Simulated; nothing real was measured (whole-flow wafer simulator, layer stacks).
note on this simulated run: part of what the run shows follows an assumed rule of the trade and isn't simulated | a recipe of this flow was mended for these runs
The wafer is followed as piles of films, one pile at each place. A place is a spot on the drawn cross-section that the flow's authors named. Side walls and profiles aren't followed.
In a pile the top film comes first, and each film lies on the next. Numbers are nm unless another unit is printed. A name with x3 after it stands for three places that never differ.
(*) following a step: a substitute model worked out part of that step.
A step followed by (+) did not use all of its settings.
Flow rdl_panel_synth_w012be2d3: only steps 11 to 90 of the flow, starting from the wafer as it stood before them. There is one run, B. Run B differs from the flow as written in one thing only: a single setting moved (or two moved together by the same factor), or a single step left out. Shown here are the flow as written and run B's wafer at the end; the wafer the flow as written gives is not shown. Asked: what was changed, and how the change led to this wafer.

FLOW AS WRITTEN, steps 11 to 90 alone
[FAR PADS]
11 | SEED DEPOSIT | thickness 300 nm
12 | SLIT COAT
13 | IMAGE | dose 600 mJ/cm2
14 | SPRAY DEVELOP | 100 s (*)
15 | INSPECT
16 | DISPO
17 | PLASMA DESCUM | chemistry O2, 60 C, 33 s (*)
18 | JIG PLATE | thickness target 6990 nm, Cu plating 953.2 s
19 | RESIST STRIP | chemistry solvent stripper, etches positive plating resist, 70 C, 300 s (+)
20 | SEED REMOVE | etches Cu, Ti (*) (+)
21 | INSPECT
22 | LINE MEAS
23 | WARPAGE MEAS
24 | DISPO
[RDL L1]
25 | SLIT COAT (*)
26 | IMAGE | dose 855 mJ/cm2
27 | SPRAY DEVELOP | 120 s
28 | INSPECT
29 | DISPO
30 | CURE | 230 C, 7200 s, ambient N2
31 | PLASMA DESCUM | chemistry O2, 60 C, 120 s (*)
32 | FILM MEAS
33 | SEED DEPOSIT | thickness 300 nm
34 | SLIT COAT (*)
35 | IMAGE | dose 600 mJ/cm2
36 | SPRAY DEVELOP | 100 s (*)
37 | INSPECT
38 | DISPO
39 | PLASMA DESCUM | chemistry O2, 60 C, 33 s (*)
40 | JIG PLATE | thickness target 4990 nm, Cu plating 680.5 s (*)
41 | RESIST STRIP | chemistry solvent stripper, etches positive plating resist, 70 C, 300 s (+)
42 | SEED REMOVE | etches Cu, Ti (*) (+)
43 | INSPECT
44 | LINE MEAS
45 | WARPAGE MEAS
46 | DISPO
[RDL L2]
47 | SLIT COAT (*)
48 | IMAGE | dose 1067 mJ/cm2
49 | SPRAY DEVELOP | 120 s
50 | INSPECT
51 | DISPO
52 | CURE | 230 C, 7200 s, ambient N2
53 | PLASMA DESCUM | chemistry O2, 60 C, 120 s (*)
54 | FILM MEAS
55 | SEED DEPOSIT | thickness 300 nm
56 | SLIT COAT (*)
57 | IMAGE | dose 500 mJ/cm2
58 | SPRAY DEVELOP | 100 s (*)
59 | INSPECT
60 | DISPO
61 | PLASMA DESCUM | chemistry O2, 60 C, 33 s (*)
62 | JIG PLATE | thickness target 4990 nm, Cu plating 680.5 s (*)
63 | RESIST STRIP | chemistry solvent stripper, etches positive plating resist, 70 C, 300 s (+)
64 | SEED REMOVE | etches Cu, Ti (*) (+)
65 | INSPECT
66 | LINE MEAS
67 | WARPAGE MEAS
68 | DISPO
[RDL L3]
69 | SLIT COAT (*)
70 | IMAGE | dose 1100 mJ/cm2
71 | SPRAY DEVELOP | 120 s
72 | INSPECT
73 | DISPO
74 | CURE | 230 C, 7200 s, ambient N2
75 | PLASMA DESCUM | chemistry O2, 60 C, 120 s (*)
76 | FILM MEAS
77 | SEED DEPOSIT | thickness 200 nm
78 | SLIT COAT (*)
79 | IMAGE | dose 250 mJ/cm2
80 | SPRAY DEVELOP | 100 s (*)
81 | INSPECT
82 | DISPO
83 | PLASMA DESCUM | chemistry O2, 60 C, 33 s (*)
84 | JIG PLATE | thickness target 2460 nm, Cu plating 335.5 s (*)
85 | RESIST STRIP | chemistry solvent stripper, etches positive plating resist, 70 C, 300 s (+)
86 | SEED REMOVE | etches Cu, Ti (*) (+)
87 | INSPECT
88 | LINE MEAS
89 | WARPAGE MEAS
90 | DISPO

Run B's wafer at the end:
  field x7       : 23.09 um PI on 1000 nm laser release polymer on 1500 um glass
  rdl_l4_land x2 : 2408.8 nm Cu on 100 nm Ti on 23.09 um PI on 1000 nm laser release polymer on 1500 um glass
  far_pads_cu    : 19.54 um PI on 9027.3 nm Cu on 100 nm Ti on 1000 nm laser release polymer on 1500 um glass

Cause: step 18, JIG PLATE: Cu plating 1239 s was run, whereas the flow has Cu plating 953.2 s.

How this came from the change, step by step:
  18 | JIG PLATE | thickness target 6990 nm, Cu plating 953.2 s
      far_pads_cu, rdl_l1_land, rdl_l1_via: +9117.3 Cu (as written it would have been: +7014.2 Cu)
  25 | SLIT COAT (*)
      field x7, rdl_l2_cu, rdl_l2_space and 10 more: +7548 PI (new film) (as written it would have been: +6915.1 PI (new film))
      far_pads_cu: +4265.6 PI (new film) (as written it would have been: +4450.5 PI (new film))
      (as well as at 2 more places)
  34 | SLIT COAT (*)
      far_pads_cu: +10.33 um ILINE-POS-THICK-GRADE-A (new film) (as written it would have been: +10.3 um ILINE-POS-THICK-GRADE-A (new film))
      rdl_l1_cu: +13.15 um ILINE-POS-THICK-GRADE-A (new film) (as written it would have been: +12.38 um ILINE-POS-THICK-GRADE-A (new film))
      (as well as at 2 more places)
  36 | SPRAY DEVELOP | 100 s (*)
      rdl_l1_cu: -13.15 um ILINE-POS-THICK-GRADE-A (all of it) (as written it would have been: -12.38 um ILINE-POS-THICK-GRADE-A (all of it))
      rdl_l1_via: -13.3 um ILINE-POS-THICK-GRADE-A (all of it) (as written it would have been: -13.33 um ILINE-POS-THICK-GRADE-A (all of it))
  41 | RESIST STRIP | chemistry solvent stripper, etches positive plating resist, 70 C, 300 s (+)
      far_pads_cu: -10.3 um ILINE-POS-THICK-GRADE-A (all of it) (as written it would have been: -10.27 um ILINE-POS-THICK-GRADE-A (all of it))
      rdl_l1_space: -13.2 um ILINE-POS-THICK-GRADE-A (all of it) (as written it would have been: -12.36 um ILINE-POS-THICK-GRADE-A (all of it))
  47 | SLIT COAT (*)
      rdl_l1_space: +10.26 um PI (as written it would have been: +9924.5 PI)
      far_pads_cu: +7493.7 PI (as written it would have been: +7707.8 PI)
      (as well as at 3 more places)
  56 | SLIT COAT (*)
      rdl_l1_cu: +10.26 um ILINE-POS-THICK-GRADE-A (new film) (as written it would have been: +10.04 um ILINE-POS-THICK-GRADE-A (new film))
      rdl_l1_space: +11.23 um ILINE-POS-THICK-GRADE-A (new film) (as written it would have been: +11.02 um ILINE-POS-THICK-GRADE-A (new film))
      (as well as at 1 more place)
  63 | RESIST STRIP | chemistry solvent stripper, etches positive plating resist, 70 C, 300 s (+)
      rdl_l1_cu: -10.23 um ILINE-POS-THICK-GRADE-A (all of it) (as written it would have been: -10.01 um ILINE-POS-THICK-GRADE-A (all of it))
      rdl_l1_space: -11.2 um ILINE-POS-THICK-GRADE-A (all of it) (as written it would have been: -10.99 um ILINE-POS-THICK-GRADE-A (all of it))
      (as well as at 1 more place)
  69 | SLIT COAT (*)
      rdl_l1_cu: +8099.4 PI (as written it would have been: +7912.4 PI)
      rdl_l1_land: +6393.5 PI (as written it would have been: +6541.5 PI)
  78 | SLIT COAT (*)
      rdl_l1_land: +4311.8 ILINE-POS-THICK-GRADE-A (new film) (as written it would have been: +4415.5 ILINE-POS-THICK-GRADE-A (new film))
      rdl_l1_via: +4493.5 ILINE-POS-THICK-GRADE-A (new film) (as written it would have been: +4607.1 ILINE-POS-THICK-GRADE-A (new film))
  85 | RESIST STRIP | chemistry solvent stripper, etches positive plating resist, 70 C, 300 s (+)
      rdl_l1_land: -4282.1 ILINE-POS-THICK-GRADE-A (all of it) (as written it would have been: -4385.8 ILINE-POS-THICK-GRADE-A (all of it))
      rdl_l1_via: -4463.8 ILINE-POS-THICK-GRADE-A (all of it) (as written it would have been: -4577.4 ILINE-POS-THICK-GRADE-A (all of it))
